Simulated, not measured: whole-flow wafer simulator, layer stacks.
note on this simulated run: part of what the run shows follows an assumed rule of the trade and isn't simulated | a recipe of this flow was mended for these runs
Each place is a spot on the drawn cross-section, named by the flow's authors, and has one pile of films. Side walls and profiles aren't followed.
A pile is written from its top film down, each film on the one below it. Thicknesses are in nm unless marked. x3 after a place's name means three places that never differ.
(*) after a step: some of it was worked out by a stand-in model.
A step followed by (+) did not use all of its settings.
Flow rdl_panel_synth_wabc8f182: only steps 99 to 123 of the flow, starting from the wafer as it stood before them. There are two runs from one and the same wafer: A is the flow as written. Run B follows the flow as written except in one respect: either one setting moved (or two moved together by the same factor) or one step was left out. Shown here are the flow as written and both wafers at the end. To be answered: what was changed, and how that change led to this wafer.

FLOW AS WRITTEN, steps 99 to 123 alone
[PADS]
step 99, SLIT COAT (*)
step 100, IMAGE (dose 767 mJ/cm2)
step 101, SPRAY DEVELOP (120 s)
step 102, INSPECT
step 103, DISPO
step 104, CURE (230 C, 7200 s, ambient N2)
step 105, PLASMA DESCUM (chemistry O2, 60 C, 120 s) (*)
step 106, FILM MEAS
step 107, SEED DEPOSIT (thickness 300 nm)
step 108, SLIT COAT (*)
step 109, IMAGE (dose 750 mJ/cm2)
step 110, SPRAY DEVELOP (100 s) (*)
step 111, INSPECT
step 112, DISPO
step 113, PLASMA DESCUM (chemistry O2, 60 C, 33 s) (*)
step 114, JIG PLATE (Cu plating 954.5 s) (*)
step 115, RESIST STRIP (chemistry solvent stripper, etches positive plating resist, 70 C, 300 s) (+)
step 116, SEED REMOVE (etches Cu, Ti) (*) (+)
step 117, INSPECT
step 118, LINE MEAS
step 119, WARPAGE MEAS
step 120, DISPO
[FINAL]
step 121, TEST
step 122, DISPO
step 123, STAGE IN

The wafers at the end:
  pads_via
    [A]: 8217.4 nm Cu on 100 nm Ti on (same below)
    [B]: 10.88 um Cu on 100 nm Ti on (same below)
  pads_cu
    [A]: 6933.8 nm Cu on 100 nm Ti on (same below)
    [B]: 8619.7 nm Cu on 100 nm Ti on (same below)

The reason: step 114, JIG PLATE: Cu plating 1184 s was run, whereas the flow has Cu plating 954.5 s.

The path from the change to this, step by step:
  step 114, JIG PLATE (Cu plating 954.5 s) (*)
      pads_via: A Cu gains 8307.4 | B Cu gains 10.97 um
      pads_cu, pads_land: A Cu gains 7023.8 | B Cu gains 8709.7
